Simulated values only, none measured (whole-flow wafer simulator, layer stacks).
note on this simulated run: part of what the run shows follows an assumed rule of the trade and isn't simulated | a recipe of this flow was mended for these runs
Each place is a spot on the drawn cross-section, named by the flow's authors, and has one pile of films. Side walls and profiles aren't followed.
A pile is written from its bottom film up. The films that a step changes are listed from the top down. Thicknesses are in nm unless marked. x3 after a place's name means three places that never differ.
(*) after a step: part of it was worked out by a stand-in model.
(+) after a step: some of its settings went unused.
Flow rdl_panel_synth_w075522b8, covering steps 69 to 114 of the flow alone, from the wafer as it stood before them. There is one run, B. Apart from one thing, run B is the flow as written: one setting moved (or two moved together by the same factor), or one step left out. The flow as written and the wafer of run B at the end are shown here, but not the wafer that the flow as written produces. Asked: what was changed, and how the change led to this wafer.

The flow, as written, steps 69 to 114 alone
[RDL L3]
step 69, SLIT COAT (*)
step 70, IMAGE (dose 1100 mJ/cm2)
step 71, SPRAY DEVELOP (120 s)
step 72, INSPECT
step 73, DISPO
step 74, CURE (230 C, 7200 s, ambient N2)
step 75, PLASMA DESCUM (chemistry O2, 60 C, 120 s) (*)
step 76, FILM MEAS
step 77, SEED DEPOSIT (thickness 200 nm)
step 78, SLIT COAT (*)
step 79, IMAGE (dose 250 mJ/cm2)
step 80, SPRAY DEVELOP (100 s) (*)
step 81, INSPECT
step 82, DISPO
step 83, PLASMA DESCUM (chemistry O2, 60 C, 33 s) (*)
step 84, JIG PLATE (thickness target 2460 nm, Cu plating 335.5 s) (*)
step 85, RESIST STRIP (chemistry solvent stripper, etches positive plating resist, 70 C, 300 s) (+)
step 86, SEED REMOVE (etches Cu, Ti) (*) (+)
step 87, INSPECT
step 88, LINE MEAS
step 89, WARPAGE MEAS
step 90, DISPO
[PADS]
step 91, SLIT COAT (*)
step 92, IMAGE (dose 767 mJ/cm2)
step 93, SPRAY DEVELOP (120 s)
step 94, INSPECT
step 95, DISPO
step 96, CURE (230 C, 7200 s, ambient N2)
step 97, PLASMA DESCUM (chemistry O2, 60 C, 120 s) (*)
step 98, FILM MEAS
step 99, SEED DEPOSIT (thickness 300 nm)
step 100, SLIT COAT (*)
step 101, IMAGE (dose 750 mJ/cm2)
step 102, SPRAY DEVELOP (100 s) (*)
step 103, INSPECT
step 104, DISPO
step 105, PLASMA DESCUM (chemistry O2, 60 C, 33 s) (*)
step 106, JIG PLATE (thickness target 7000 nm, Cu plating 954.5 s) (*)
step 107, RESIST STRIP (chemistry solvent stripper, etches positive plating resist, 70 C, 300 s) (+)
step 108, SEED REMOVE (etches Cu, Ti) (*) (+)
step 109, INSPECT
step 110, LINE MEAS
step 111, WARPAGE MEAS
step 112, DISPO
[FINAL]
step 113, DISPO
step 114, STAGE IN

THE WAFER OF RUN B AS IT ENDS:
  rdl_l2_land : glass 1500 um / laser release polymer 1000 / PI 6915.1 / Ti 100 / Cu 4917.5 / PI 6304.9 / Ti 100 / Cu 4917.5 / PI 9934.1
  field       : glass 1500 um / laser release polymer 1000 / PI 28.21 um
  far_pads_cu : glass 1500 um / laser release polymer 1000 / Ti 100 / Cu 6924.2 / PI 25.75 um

The reason: step 84, JIG PLATE: Cu plating 285.2 s was run, whereas the flow has Cu plating 335.5 s.

How this came from the change, step by step:
  step 84, JIG PLATE (thickness target 2460 nm, Cu plating 335.5 s) (*)
      rdl_l3_cu, rdl_l3_land, rdl_l3_via, pads_land, pads_via: Cu gains 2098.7 (in the flow as written it would be: Cu gains 2468.8)
  step 91, SLIT COAT (*)
      field: PI gains 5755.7 (in the flow as written it would be: PI gains 5893.8)
      far_pads_cu: PI gains 5700.5 (in the flow as written it would be: PI gains 5838.2)
      (and at 15 other places as well)
  step 100, SLIT COAT (*)
      rdl_l3_cu: ILINE-POS-THICK-GRADE-A gains 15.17 um (new film) (in the flow as written it would be: ILINE-POS-THICK-GRADE-A gains 15.28 um (new film))
      rdl_l3_space: ILINE-POS-THICK-GRADE-A gains 15.2 um (new film) (in the flow as written it would be: ILINE-POS-THICK-GRADE-A gains 15.31 um (new film))
      (and at 7 other places as well)
  step 102, SPRAY DEVELOP (100 s) (*)
      pads_cu: ILINE-POS-THICK-GRADE-A loses 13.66 um (all of it) (in the flow as written it would be: ILINE-POS-THICK-GRADE-A loses 13.68 um (all of it))
      pads_land: ILINE-POS-THICK-GRADE-A loses 13.14 um (all of it) (in the flow as written it would be: ILINE-POS-THICK-GRADE-A loses 13.11 um (all of it))
      (and at 1 other place as well)
  step 107, RESIST STRIP (chemistry solvent stripper, etches positive plating resist, 70 C, 300 s) (+)
      rdl_l1_via: ILINE-POS-THICK-GRADE-A loses 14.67 um (all of it) (in the flow as written it would be: ILINE-POS-THICK-GRADE-A loses 14.68 um (all of it))
      rdl_l3_cu: ILINE-POS-THICK-GRADE-A loses 15.14 um (all of it) (in the flow as written it would be: ILINE-POS-THICK-GRADE-A loses 15.25 um (all of it))
      (and at 5 other places as well)
